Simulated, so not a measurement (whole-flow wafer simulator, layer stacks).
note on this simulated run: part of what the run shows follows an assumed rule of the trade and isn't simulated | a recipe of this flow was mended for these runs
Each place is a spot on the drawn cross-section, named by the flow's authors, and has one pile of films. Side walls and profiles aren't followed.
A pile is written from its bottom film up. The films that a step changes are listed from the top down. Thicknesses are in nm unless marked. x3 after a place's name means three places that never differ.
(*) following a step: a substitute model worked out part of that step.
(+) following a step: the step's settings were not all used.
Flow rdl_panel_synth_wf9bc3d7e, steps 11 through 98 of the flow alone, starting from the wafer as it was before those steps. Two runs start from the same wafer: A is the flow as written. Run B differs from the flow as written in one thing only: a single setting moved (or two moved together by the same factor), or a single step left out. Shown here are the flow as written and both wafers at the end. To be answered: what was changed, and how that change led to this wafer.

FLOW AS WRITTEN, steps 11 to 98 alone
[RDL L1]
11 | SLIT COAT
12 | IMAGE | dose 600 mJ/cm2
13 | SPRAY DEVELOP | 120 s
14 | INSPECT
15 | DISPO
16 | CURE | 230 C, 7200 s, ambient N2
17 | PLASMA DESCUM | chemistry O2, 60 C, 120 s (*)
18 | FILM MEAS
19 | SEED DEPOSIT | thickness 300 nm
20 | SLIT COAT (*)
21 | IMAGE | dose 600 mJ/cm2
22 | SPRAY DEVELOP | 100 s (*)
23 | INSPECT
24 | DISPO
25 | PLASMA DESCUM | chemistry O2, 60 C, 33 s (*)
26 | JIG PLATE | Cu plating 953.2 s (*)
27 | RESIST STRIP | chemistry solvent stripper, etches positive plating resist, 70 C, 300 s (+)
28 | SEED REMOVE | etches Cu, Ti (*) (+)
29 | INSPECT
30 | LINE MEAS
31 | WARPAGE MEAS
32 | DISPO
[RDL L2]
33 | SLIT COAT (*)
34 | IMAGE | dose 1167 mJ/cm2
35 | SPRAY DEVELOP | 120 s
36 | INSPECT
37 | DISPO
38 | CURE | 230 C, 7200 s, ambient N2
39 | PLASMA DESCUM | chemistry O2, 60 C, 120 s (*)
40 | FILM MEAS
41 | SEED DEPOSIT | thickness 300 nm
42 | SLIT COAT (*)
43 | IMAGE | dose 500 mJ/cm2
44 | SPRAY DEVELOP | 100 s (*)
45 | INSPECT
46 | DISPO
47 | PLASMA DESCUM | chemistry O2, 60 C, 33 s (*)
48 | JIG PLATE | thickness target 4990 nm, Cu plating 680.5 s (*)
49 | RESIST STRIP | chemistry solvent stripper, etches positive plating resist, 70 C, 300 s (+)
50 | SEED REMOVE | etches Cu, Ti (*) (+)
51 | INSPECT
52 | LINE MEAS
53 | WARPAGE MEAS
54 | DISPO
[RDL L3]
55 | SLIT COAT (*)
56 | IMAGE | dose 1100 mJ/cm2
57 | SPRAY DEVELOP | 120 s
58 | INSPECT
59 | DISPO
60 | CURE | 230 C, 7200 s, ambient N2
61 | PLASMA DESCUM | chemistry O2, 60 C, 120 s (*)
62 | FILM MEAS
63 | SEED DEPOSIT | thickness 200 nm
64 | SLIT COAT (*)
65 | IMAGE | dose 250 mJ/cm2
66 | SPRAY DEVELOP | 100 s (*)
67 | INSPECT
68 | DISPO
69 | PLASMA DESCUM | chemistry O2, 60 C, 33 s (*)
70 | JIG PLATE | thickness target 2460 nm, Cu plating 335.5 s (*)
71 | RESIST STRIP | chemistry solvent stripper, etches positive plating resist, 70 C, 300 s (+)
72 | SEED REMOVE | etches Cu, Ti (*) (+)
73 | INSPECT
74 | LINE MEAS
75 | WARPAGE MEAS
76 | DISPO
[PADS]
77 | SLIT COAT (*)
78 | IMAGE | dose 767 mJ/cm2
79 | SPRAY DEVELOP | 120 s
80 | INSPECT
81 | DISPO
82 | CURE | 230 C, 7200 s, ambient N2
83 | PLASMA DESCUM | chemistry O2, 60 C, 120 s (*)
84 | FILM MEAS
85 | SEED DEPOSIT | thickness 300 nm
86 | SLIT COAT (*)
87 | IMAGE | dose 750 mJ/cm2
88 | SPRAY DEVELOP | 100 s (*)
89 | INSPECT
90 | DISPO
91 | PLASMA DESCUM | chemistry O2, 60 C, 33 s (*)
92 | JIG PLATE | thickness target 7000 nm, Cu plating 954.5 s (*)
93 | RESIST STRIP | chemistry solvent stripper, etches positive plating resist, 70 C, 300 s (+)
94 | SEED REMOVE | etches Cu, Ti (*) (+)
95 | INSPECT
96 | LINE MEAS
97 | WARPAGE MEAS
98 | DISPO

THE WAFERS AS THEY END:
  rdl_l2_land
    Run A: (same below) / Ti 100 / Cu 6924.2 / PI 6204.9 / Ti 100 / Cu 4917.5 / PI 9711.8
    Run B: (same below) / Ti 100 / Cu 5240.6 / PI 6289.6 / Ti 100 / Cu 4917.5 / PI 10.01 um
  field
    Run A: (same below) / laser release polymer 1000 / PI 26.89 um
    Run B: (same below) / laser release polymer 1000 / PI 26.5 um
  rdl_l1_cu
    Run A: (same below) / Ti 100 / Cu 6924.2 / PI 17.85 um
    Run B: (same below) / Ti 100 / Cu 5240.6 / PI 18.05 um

What caused this: step 26, JIG PLATE: Cu plating 724.4 s was run, though the flow has Cu plating 953.2 s.

The path from the change to this, step by step:
  26 | JIG PLATE | Cu plating 953.2 s (*)
      rdl_l1_cu, rdl_l1_via, rdl_l1_rim, rdl_l2_land, rdl_l2_via: A Cu gains 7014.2 | B Cu gains 5330.6
  33 | SLIT COAT (*)
      rdl_l1_space: A PI gains 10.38 um | B PI gains 9238.7
      field, rdl_l3_cu, rdl_l3_space and 7 more: A PI gains 8062.5 | B PI gains 7674.4
      (as well as at 5 more places)
  42 | SLIT COAT (*)
      rdl_l2_cu, rdl_l2_space: A ILINE-POS-THICK-GRADE-A gains 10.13 um (new film) | B ILINE-POS-THICK-GRADE-A gains 9924.5 (new film)
      rdl_l1_space: A ILINE-POS-THICK-GRADE-A gains 10.52 um (new film) | B ILINE-POS-THICK-GRADE-A gains 10.29 um (new film)
      (as well as at 3 more places)
  44 | SPRAY DEVELOP | 100 s (*)
      rdl_l2_cu: A ILINE-POS-THICK-GRADE-A loses 10.13 um (all of it) | B ILINE-POS-THICK-GRADE-A loses 9924.5 (all of it)
      rdl_l2_land: A ILINE-POS-THICK-GRADE-A loses 7139.5 (all of it) | B ILINE-POS-THICK-GRADE-A loses 7370.3 (all of it)
      (as well as at 1 more place)
  49 | RESIST STRIP | chemistry solvent stripper, etches positive plating resist, 70 C, 300 s (+)
      rdl_l2_space: A ILINE-POS-THICK-GRADE-A loses 10.1 um (all of it) | B ILINE-POS-THICK-GRADE-A loses 9894.8 (all of it)
      rdl_l1_space: A ILINE-POS-THICK-GRADE-A loses 10.49 um (all of it) | B ILINE-POS-THICK-GRADE-A loses 10.26 um (all of it)
      (as well as at 1 more place)
  55 | SLIT COAT (*)
      rdl_l1_space: A PI gains 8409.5 | B PI gains 8204.2
      rdl_l1_via: A PI gains 8010.4 | B PI gains 8199.8
      (as well as at 4 more places)
  64 | SLIT COAT (*)
      rdl_l1_via: A ILINE-POS-THICK-GRADE-A gains 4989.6 (new film) | B ILINE-POS-THICK-GRADE-A gains 5097.2 (new film)
      rdl_l2_land: A ILINE-POS-THICK-GRADE-A gains 4157.2 (new film) | B ILINE-POS-THICK-GRADE-A gains 4254.2 (new film)
      (as well as at 1 more place)
  71 | RESIST STRIP | chemistry solvent stripper, etches positive plating resist, 70 C, 300 s (+)
      rdl_l1_via: A ILINE-POS-THICK-GRADE-A loses 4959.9 (all of it) | B ILINE-POS-THICK-GRADE-A loses 5067.5 (all of it)
      rdl_l2_land: A ILINE-POS-THICK-GRADE-A loses 4127.5 (all of it) | B ILINE-POS-THICK-GRADE-A loses 4224.5 (all of it)
      (as well as at 1 more place)
  86 | SLIT COAT (*)
      rdl_l1_cu: A ILINE-POS-THICK-GRADE-A gains 14.96 um (new film) | B ILINE-POS-THICK-GRADE-A gains 14.93 um (new film)
      rdl_l1_space: A ILINE-POS-THICK-GRADE-A gains 15.05 um (new film) | B ILINE-POS-THICK-GRADE-A gains 14.98 um (new film)
      (as well as at 6 more places)
  93 | RESIST STRIP | chemistry solvent stripper, etches positive plating resist, 70 C, 300 s (+)
      rdl_l1_cu: A ILINE-POS-THICK-GRADE-A loses 14.93 um (all of it) | B ILINE-POS-THICK-GRADE-A loses 14.9 um (all of it)
      rdl_l1_space: A ILINE-POS-THICK-GRADE-A loses 15.02 um (all of it) | B ILINE-POS-THICK-GRADE-A loses 14.95 um (all of it)
      (as well as at 6 more places)
